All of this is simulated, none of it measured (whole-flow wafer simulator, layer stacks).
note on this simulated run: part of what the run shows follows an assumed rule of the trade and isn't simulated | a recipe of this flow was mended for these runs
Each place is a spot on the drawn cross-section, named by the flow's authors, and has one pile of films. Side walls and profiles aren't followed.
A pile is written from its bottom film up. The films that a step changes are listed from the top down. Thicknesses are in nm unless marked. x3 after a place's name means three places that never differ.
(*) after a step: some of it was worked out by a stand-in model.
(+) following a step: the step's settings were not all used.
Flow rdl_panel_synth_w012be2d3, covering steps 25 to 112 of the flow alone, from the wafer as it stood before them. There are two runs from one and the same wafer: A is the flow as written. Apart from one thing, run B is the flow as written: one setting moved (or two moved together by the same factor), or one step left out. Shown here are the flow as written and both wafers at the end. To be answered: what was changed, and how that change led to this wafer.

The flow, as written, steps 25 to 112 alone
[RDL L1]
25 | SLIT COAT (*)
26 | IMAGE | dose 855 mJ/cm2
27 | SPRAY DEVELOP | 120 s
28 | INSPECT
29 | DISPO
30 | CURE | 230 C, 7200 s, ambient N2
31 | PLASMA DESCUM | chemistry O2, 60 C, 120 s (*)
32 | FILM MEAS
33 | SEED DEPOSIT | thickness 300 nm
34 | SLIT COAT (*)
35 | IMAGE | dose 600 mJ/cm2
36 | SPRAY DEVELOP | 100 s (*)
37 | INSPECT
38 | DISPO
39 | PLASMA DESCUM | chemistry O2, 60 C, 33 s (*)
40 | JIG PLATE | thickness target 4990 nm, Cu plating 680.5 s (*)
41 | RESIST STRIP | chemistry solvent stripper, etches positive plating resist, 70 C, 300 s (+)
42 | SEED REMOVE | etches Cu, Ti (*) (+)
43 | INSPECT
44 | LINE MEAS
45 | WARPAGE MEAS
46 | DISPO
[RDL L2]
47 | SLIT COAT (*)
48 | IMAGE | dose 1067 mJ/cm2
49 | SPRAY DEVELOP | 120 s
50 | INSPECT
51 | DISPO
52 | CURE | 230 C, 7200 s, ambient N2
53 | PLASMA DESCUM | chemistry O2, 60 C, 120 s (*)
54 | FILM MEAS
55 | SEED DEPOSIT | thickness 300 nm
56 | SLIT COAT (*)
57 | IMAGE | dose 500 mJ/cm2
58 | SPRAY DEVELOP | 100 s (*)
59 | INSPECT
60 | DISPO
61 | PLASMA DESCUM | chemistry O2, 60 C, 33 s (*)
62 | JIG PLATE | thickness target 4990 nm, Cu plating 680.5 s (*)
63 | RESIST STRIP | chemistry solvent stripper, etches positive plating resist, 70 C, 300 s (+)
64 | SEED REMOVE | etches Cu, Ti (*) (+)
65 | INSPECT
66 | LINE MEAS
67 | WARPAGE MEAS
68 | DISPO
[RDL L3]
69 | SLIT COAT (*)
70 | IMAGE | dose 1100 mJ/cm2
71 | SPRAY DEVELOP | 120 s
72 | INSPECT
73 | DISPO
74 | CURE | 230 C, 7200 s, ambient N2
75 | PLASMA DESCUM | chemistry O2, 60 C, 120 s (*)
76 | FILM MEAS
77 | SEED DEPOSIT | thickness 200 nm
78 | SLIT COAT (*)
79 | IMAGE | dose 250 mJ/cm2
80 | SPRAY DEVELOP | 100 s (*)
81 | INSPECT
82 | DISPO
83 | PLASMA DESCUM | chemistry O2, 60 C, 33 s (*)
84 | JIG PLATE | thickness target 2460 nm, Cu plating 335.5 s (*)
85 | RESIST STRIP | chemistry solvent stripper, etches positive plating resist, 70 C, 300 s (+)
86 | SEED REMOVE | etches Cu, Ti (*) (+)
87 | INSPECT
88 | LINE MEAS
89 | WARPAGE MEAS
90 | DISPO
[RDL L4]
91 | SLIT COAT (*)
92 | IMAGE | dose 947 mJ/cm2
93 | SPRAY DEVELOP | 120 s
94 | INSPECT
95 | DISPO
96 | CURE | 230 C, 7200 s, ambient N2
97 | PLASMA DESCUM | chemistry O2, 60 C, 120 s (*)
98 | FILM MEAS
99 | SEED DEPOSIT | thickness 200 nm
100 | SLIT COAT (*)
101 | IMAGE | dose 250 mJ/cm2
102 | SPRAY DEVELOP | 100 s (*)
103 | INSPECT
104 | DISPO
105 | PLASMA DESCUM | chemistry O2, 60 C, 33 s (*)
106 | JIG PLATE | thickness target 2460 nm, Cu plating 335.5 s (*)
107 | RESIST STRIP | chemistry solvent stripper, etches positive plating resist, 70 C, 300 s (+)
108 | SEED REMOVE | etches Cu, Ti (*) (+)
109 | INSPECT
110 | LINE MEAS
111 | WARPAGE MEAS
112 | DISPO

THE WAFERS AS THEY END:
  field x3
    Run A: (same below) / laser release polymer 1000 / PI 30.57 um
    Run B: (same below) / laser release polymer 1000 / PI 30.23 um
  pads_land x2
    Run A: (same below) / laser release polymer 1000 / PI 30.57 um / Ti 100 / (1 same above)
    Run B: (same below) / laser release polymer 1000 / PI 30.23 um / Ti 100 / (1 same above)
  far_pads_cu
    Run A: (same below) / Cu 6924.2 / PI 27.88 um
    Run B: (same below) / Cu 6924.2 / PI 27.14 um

The reason: step 40, JIG PLATE: Cu plating 476.3 s was run, while the flow as written has Cu plating 680.5 s.

Step by step, how the change led to this:
  40 | JIG PLATE | thickness target 4990 nm, Cu plating 680.5 s (*)
      rdl_l1_cu, rdl_l1_land, rdl_l1_via, rdl_l1_rim, rdl_l2_land, rdl_l2_via: A +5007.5 Cu | B +3504.9 Cu
  47 | SLIT COAT (*)
      field x3, rdl_l3_cu, rdl_l3_space and 9 more: A +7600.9 PI | B +7263.4 PI
      rdl_l2_cu, rdl_l2_space: A +8899.9 PI | B +8163.7 PI
      (as well as at 5 more places)
  56 | SLIT COAT (*)
      rdl_l1_cu: A +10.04 um ILINE-POS-THICK-GRADE-A (new film) | B +10.17 um ILINE-POS-THICK-GRADE-A (new film)
      rdl_l1_space: A +11.02 um ILINE-POS-THICK-GRADE-A (new film) | B +10.88 um ILINE-POS-THICK-GRADE-A (new film)
      (as well as at 4 more places)
  58 | SPRAY DEVELOP | 100 s (*)
      rdl_l2_land: A -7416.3 ILINE-POS-THICK-GRADE-A (all of it) | B -7637.2 ILINE-POS-THICK-GRADE-A (all of it)
      rdl_l2_via: A -12.83 um ILINE-POS-THICK-GRADE-A (all of it) | B -13.08 um ILINE-POS-THICK-GRADE-A (all of it)
  63 | RESIST STRIP | chemistry solvent stripper, etches positive plating resist, 70 C, 300 s (+)
      rdl_l1_cu: A -10.01 um ILINE-POS-THICK-GRADE-A (all of it) | B -10.14 um ILINE-POS-THICK-GRADE-A (all of it)
      rdl_l1_space: A -10.99 um ILINE-POS-THICK-GRADE-A (all of it) | B -10.85 um ILINE-POS-THICK-GRADE-A (all of it)
      (as well as at 2 more places)
  69 | SLIT COAT (*)
      far_pads_cu: A +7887 PI | B +7713.7 PI
      rdl_l1_land: A +6541.5 PI | B +6736.1 PI
      (as well as at 5 more places)
  78 | SLIT COAT (*)
      rdl_l1_cu: A +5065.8 ILINE-POS-THICK-GRADE-A (new film) | B +5262.7 ILINE-POS-THICK-GRADE-A (new film)
      rdl_l1_space: A +5190.8 ILINE-POS-THICK-GRADE-A (new film) | B +5380.4 ILINE-POS-THICK-GRADE-A (new film)
      (as well as at 4 more places)
  85 | RESIST STRIP | chemistry solvent stripper, etches positive plating resist, 70 C, 300 s (+)
      rdl_l1_cu: A -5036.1 ILINE-POS-THICK-GRADE-A (all of it) | B -5233 ILINE-POS-THICK-GRADE-A (all of it)
      rdl_l1_space: A -5161.1 ILINE-POS-THICK-GRADE-A (all of it) | B -5350.7 ILINE-POS-THICK-GRADE-A (all of it)
      (as well as at 4 more places)
  91 | SLIT COAT (*)
      rdl_l1_cu: A +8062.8 PI | B +8333.8 PI
      rdl_l1_space: A +8218.5 PI | B +8462.6 PI
      (as well as at 2 more places)
  100 | SLIT COAT (*)
      rdl_l1_cu: A +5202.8 ILINE-POS-THICK-GRADE-A (new film) | B +5086.9 ILINE-POS-THICK-GRADE-A (new film)
      rdl_l1_space: A +5250.1 ILINE-POS-THICK-GRADE-A (new film) | B +5082.3 ILINE-POS-THICK-GRADE-A (new film)
  107 | RESIST STRIP | chemistry solvent stripper, etches positive plating resist, 70 C, 300 s (+)
      rdl_l1_cu: A -5173.1 ILINE-POS-THICK-GRADE-A (all of it) | B -5057.2 ILINE-POS-THICK-GRADE-A (all of it)
      rdl_l1_space: A -5220.4 ILINE-POS-THICK-GRADE-A (all of it) | B -5052.6 ILINE-POS-THICK-GRADE-A (all of it)
